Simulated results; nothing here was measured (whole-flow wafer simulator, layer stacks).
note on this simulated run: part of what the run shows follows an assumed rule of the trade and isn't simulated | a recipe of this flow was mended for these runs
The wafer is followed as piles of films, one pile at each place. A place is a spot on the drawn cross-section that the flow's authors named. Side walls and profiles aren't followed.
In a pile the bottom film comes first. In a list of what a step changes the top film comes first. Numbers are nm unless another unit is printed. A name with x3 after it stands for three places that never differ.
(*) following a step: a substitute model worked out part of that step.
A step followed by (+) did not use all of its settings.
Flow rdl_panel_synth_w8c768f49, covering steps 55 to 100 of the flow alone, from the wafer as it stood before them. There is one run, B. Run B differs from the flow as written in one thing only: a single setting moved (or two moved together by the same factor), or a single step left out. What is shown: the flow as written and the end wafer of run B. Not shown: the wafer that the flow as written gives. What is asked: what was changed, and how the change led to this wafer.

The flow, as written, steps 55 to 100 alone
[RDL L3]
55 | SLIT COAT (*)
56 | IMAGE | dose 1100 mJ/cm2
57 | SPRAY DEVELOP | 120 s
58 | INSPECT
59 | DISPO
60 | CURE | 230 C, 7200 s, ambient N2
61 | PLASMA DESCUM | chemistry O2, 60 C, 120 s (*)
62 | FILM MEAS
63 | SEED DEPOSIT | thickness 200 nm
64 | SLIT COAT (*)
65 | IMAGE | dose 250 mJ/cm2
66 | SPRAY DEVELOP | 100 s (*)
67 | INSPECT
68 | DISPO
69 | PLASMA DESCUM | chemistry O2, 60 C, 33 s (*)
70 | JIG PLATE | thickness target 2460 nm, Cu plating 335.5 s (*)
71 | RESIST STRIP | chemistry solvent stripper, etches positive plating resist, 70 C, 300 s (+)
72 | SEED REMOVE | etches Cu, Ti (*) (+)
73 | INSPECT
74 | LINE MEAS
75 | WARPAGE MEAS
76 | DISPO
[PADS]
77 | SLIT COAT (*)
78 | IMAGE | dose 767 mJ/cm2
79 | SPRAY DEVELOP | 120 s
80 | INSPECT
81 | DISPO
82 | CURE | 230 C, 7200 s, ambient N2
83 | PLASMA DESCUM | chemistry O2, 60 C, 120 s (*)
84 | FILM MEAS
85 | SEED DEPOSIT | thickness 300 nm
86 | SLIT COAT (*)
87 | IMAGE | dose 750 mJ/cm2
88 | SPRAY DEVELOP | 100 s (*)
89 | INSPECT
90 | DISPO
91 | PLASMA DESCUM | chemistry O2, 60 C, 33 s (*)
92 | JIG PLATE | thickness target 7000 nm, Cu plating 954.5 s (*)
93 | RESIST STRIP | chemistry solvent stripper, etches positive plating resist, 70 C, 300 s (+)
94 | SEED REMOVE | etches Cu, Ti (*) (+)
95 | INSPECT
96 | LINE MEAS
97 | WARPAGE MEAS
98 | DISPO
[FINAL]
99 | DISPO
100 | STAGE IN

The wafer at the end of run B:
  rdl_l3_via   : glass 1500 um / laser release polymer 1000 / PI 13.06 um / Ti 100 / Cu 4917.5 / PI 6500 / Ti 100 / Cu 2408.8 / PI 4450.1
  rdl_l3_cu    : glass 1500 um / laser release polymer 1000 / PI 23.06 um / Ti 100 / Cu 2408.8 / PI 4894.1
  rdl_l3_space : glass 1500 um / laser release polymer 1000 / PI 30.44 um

Cause: step 57, SPRAY DEVELOP: 120 s, was not run.

Step by step, how the change led to this:
  64 | SLIT COAT (*)
      rdl_l3_cu, rdl_l3_space: ILINE-POS-THICK-GRADE-A gains 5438 (new film) (it would be, as written: ILINE-POS-THICK-GRADE-A gains 4624.3 (new film))
      rdl_l2_rim: ILINE-POS-THICK-GRADE-A gains 4816.6 (new film) (it would be, as written: ILINE-POS-THICK-GRADE-A gains 3695.4 (new film))
      (and at 2 other places as well)
  66 | SPRAY DEVELOP | 100 s (*)
      rdl_l3_cu: ILINE-POS-THICK-GRADE-A loses 5438 (all of it) (it would be, as written: ILINE-POS-THICK-GRADE-A loses 4624.3 (all of it))
      rdl_l3_land: ILINE-POS-THICK-GRADE-A loses 4579.7 (all of it) (it would be, as written: ILINE-POS-THICK-GRADE-A loses 2880.1 (all of it))
      (and at 1 other place as well)
  71 | RESIST STRIP | chemistry solvent stripper, etches positive plating resist, 70 C, 300 s (+)
      rdl_l3_space: ILINE-POS-THICK-GRADE-A loses 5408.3 (all of it) (it would be, as written: ILINE-POS-THICK-GRADE-A loses 4594.6 (all of it))
      rdl_l2_rim: ILINE-POS-THICK-GRADE-A loses 4786.9 (all of it) (it would be, as written: ILINE-POS-THICK-GRADE-A loses 3665.7 (all of it))
  77 | SLIT COAT (*)
      rdl_l3_via: PI gains 4450.1 (new film) (it would be, as written: PI gains 10.46 um (new film))
      rdl_l3_cu: PI gains 4894.1 (new film) (it would be, as written: PI gains 4748.6 (new film))
      (and at 3 other places as well)
  86 | SLIT COAT (*)
      rdl_l3_cu: ILINE-POS-THICK-GRADE-A gains 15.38 um (new film) (it would be, as written: ILINE-POS-THICK-GRADE-A gains 15.28 um (new film))
      rdl_l3_space: ILINE-POS-THICK-GRADE-A gains 15.41 um (new film) (it would be, as written: ILINE-POS-THICK-GRADE-A gains 15.31 um (new film))
      (and at 2 other places as well)
  93 | RESIST STRIP | chemistry solvent stripper, etches positive plating resist, 70 C, 300 s (+)
      rdl_l3_cu: ILINE-POS-THICK-GRADE-A loses 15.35 um (all of it) (it would be, as written: ILINE-POS-THICK-GRADE-A loses 15.25 um (all of it))
      rdl_l3_space: ILINE-POS-THICK-GRADE-A loses 15.38 um (all of it) (it would be, as written: ILINE-POS-THICK-GRADE-A loses 15.28 um (all of it))
      (and at 2 other places as well)
Taking metal films that touch as one body, rdl_l3_via has 2 bodies (between them, from the top down: PI 6500); the flow as written gives 1 body.
